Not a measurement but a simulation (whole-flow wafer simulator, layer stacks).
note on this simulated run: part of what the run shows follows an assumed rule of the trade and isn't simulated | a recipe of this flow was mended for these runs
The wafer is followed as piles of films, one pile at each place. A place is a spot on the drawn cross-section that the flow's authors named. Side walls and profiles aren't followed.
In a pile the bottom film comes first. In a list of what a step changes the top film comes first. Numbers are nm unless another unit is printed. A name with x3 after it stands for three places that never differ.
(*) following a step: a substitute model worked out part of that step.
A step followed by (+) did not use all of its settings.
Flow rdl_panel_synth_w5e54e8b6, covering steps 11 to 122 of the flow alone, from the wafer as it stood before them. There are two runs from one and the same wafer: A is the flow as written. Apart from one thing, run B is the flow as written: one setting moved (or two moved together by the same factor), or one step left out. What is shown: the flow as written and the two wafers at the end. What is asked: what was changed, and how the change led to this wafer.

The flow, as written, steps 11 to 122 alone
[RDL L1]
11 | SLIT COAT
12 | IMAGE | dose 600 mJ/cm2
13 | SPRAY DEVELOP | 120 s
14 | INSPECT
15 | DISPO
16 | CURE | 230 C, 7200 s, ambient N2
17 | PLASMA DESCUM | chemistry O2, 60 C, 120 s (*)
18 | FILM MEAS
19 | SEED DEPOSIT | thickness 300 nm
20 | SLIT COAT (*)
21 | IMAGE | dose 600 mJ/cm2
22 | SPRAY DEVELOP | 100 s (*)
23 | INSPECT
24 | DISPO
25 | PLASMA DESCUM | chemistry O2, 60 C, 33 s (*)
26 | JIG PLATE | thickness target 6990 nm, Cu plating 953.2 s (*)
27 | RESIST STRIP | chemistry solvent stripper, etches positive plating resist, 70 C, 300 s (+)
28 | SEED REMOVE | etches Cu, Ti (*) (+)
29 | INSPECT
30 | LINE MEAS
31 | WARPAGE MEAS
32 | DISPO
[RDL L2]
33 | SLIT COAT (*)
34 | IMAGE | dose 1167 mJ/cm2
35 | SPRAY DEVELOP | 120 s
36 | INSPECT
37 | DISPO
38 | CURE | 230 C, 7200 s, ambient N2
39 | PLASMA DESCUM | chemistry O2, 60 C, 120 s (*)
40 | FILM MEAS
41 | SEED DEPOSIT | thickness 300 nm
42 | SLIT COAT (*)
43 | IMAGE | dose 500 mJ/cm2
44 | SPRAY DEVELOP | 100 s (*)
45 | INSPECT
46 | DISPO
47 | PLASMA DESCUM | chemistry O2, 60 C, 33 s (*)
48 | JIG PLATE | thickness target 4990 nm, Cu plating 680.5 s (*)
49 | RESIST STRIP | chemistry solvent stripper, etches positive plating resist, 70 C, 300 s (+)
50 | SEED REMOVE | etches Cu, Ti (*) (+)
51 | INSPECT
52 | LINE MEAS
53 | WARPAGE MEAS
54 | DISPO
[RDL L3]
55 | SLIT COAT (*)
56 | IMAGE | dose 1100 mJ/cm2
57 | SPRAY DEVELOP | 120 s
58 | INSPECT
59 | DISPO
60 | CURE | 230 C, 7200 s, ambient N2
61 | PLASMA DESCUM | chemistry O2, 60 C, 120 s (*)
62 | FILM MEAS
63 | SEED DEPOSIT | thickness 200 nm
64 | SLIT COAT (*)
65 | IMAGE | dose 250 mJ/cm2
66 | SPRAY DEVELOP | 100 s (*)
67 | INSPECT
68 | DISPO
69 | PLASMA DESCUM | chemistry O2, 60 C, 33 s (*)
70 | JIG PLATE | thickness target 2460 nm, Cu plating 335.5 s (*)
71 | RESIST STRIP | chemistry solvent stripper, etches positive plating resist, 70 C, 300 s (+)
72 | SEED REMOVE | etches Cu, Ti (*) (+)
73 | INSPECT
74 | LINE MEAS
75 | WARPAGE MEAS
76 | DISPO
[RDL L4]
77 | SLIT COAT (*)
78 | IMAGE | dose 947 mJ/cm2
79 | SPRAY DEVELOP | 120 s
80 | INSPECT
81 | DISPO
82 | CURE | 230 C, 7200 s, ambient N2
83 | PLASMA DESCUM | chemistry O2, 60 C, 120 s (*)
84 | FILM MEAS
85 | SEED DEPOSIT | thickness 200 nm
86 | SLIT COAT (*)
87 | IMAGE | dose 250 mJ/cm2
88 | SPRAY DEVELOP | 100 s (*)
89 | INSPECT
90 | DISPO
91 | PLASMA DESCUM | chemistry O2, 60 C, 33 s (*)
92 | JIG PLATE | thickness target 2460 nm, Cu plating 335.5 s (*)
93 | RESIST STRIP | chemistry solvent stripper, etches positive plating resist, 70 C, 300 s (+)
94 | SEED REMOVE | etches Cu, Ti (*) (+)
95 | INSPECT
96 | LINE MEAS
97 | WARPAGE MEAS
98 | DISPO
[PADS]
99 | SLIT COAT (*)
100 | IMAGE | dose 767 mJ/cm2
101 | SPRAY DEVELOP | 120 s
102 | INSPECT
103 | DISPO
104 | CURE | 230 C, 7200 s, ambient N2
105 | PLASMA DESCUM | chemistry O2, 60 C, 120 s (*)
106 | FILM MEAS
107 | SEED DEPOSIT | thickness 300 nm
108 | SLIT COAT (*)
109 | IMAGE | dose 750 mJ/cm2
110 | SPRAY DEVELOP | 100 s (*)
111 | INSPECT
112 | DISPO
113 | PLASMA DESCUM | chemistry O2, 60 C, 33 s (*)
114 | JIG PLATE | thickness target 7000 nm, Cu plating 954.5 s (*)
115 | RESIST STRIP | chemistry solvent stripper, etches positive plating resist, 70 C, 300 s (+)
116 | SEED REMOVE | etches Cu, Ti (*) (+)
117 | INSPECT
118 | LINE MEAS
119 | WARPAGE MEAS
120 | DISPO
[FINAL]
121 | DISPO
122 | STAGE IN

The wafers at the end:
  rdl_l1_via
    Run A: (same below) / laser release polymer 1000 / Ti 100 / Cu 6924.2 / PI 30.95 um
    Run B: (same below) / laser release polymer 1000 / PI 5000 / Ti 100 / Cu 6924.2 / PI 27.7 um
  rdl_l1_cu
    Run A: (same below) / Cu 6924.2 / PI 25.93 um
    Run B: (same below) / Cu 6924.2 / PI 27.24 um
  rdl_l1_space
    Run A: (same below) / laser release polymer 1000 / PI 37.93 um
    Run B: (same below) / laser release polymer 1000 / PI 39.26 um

What caused this: step 13, SPRAY DEVELOP: 120 s, was omitted.

Step by step, how the change led to this:
  20 | SLIT COAT (*)
      rdl_l1_cu: A +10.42 um ILINE-POS-THICK-GRADE-A (new film) | B +12 um ILINE-POS-THICK-GRADE-A (new film)
      rdl_l1_space: A +10.94 um ILINE-POS-THICK-GRADE-A (new film) | B +12 um ILINE-POS-THICK-GRADE-A (new film)
      (and at 1 other place as well)
  22 | SPRAY DEVELOP | 100 s (*)
      rdl_l1_cu: A -10.42 um ILINE-POS-THICK-GRADE-A (all of it) | B -12 um ILINE-POS-THICK-GRADE-A (all of it)
      rdl_l1_via: A -13.83 um ILINE-POS-THICK-GRADE-A (all of it) | B -12 um ILINE-POS-THICK-GRADE-A (all of it)
  27 | RESIST STRIP | chemistry solvent stripper, etches positive plating resist, 70 C, 300 s (+)
      rdl_l1_space: A -10.91 um ILINE-POS-THICK-GRADE-A (all of it) | B -11.97 um ILINE-POS-THICK-GRADE-A (all of it)
  33 | SLIT COAT (*)
      rdl_l1_cu: A +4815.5 PI (new film) | B +5406.8 PI (new film)
      rdl_l1_space: A +10.38 um PI | B +10.99 um PI
      (and at 1 other place as well)
  42 | SLIT COAT (*)
      rdl_l1_via: A +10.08 um ILINE-POS-THICK-GRADE-A (new film) | B +9151.1 ILINE-POS-THICK-GRADE-A (new film)
      rdl_l1_cu: A +9269.6 ILINE-POS-THICK-GRADE-A (new film) | B +9750.6 ILINE-POS-THICK-GRADE-A (new film)
      (and at 1 other place as well)
  49 | RESIST STRIP | chemistry solvent stripper, etches positive plating resist, 70 C, 300 s (+)
      rdl_l1_via: A -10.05 um ILINE-POS-THICK-GRADE-A (all of it) | B -9121.4 ILINE-POS-THICK-GRADE-A (all of it)
      rdl_l1_cu: A -9239.9 ILINE-POS-THICK-GRADE-A (all of it) | B -9720.9 ILINE-POS-THICK-GRADE-A (all of it)
      (and at 1 other place as well)
  55 | SLIT COAT (*)
      rdl_l1_cu: A +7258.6 PI | B +7654.9 PI
      rdl_l1_space: A +8409.5 PI | B +8803.7 PI
      (and at 1 other place as well)
  64 | SLIT COAT (*)
      rdl_l1_cu: A +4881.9 ILINE-POS-THICK-GRADE-A (new film) | B +5125.2 ILINE-POS-THICK-GRADE-A (new film)
      rdl_l1_space: A +5109.9 ILINE-POS-THICK-GRADE-A (new film) | B +5345.3 ILINE-POS-THICK-GRADE-A (new film)
      (and at 1 other place as well)
  71 | RESIST STRIP | chemistry solvent stripper, etches positive plating resist, 70 C, 300 s (+)
      rdl_l1_cu: A -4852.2 ILINE-POS-THICK-GRADE-A (all of it) | B -5095.5 ILINE-POS-THICK-GRADE-A (all of it)
      rdl_l1_space: A -5080.2 ILINE-POS-THICK-GRADE-A (all of it) | B -5315.6 ILINE-POS-THICK-GRADE-A (all of it)
      (and at 1 other place as well)
  77 | SLIT COAT (*)
      rdl_l1_cu: A +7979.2 PI | B +8197.8 PI
      rdl_l1_space: A +8225.4 PI | B +8435.5 PI
      (and at 1 other place as well)
  86 | SLIT COAT (*)
      rdl_l1_cu: A +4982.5 ILINE-POS-THICK-GRADE-A (new film) | B +5114.4 ILINE-POS-THICK-GRADE-A (new film)
      rdl_l1_space: A +5029.9 ILINE-POS-THICK-GRADE-A (new film) | B +5155.1 ILINE-POS-THICK-GRADE-A (new film)
      (and at 1 other place as well)
  93 | RESIST STRIP | chemistry solvent stripper, etches positive plating resist, 70 C, 300 s (+)
      rdl_l1_cu: A -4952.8 ILINE-POS-THICK-GRADE-A (all of it) | B -5084.7 ILINE-POS-THICK-GRADE-A (all of it)
      rdl_l1_space: A -5000.2 ILINE-POS-THICK-GRADE-A (all of it) | B -5125.4 ILINE-POS-THICK-GRADE-A (all of it)
      (and at 1 other place as well)
  99 | SLIT COAT (*)
      rdl_l1_via: A +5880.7 PI | B +5668.6 PI
  108 | SLIT COAT (*)
      rdl_l1_cu: A +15 um ILINE-POS-THICK-GRADE-A (new film) | B +15.09 um ILINE-POS-THICK-GRADE-A (new film)
      rdl_l1_space: A +15.01 um ILINE-POS-THICK-GRADE-A (new film) | B +15.1 um ILINE-POS-THICK-GRADE-A (new film)
      (and at 1 other place as well)
  115 | RESIST STRIP | chemistry solvent stripper, etches positive plating resist, 70 C, 300 s (+)
      rdl_l1_cu: A -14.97 um ILINE-POS-THICK-GRADE-A (all of it) | B -15.06 um ILINE-POS-THICK-GRADE-A (all of it)
      rdl_l1_space: A -14.98 um ILINE-POS-THICK-GRADE-A (all of it) | B -15.07 um ILINE-POS-THICK-GRADE-A (all of it)
      (and at 1 other place as well)
